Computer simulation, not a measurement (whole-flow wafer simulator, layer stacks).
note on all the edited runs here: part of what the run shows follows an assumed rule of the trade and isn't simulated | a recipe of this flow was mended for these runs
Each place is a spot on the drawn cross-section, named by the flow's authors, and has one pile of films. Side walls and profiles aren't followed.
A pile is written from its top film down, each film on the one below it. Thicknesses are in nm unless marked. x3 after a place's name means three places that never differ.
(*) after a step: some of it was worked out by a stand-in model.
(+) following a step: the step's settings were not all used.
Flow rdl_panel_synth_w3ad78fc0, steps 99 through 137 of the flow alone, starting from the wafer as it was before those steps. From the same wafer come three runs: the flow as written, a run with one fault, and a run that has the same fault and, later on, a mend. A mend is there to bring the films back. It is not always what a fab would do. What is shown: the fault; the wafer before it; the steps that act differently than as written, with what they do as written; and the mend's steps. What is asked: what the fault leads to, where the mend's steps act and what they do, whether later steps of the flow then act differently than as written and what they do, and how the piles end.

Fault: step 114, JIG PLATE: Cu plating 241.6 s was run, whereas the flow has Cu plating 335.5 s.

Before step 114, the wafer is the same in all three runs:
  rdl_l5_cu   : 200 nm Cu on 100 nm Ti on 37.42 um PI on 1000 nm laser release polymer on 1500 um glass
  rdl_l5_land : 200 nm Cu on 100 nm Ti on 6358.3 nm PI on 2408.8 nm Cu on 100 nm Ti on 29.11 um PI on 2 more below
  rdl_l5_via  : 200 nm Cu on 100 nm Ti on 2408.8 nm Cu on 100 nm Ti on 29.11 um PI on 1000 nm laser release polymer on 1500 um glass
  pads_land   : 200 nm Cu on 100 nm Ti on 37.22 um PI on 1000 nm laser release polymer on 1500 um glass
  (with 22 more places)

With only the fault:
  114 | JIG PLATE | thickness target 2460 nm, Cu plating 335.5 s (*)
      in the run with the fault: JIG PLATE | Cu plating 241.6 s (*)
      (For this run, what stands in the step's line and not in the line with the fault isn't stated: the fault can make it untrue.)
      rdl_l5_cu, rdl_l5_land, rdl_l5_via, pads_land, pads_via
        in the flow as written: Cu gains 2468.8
        in the run with the fault: Cu gains 1777.8
  Later steps of the flow acting differently than as written (not shown: 1 more step that differs only slightly, by at most 2% or 0.5 nm, whichever is larger):
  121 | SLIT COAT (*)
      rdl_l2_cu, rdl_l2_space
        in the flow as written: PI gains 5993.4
        in the run with the fault: PI gains 5736.5
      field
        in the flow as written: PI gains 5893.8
        in the run with the fault: PI gains 5637.8
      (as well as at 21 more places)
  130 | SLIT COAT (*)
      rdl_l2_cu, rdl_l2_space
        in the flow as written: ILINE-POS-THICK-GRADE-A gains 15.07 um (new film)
        in the run with the fault: ILINE-POS-THICK-GRADE-A gains 15.08 um (new film)
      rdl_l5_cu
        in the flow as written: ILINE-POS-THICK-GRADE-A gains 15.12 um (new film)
        in the run with the fault: ILINE-POS-THICK-GRADE-A gains 14.89 um (new film)
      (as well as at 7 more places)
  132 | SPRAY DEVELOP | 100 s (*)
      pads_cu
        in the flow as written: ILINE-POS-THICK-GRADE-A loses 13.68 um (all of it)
        in the run with the fault: ILINE-POS-THICK-GRADE-A loses 13.65 um (all of it)
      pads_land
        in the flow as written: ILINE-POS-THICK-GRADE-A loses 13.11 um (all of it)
        in the run with the fault: ILINE-POS-THICK-GRADE-A loses 13.17 um (all of it)
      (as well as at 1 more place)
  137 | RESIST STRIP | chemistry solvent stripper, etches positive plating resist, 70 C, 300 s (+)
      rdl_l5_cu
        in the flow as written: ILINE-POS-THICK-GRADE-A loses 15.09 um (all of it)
        in the run with the fault: ILINE-POS-THICK-GRADE-A loses 14.86 um (all of it)
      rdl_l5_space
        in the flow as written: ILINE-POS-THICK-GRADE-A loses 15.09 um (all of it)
        in the run with the fault: ILINE-POS-THICK-GRADE-A loses 14.9 um (all of it)
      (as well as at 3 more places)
  By the end, the piles at rdl_l4_cu, rdl_l4_land, rdl_l5_cu, rdl_l5_space, rdl_l5_land, rdl_l5_via, pads_land, pads_via depart from the flow's by more than 2% or 0.5 nm, whichever is larger.
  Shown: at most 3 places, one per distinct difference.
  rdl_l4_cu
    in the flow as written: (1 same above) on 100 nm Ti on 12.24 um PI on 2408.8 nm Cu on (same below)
    in the run with the fault: (1 same above) on 100 nm Ti on 11.98 um PI on 2408.8 nm Cu on (same below)
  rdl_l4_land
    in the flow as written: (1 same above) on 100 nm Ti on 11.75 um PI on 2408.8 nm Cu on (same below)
    in the run with the fault: (1 same above) on 100 nm Ti on 11.49 um PI on 2408.8 nm Cu on (same below)
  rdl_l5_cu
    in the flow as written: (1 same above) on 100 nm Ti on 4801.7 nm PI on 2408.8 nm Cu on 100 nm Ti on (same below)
    in the run with the fault: (1 same above) on 100 nm Ti on 4623.6 nm PI on 1717.8 nm Cu on 100 nm Ti on (same below)

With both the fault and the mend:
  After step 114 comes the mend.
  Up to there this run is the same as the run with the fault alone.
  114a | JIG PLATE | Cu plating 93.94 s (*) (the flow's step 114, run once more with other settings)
      rdl_l5_cu, rdl_l5_land, rdl_l5_via, pads_land, pads_via
        Cu gains 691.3
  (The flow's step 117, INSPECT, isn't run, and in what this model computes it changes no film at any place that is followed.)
  Later steps of the flow acting differently than as written:
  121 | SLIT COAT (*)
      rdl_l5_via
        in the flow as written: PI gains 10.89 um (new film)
        in the run with the mend: PI gains 10.9 um (new film)
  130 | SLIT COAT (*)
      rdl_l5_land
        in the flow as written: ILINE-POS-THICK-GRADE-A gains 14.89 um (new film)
        in the run with the mend: ILINE-POS-THICK-GRADE-A gains 14.88 um (new film)
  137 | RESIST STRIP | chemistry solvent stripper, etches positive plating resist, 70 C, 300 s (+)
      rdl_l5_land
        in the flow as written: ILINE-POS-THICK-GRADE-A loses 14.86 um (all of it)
        in the run with the mend: ILINE-POS-THICK-GRADE-A loses 14.85 um (all of it)
  The piles end only slightly different from the flow's at the places that both follow, by no more than 2% or 0.5 nm, whichever is larger.
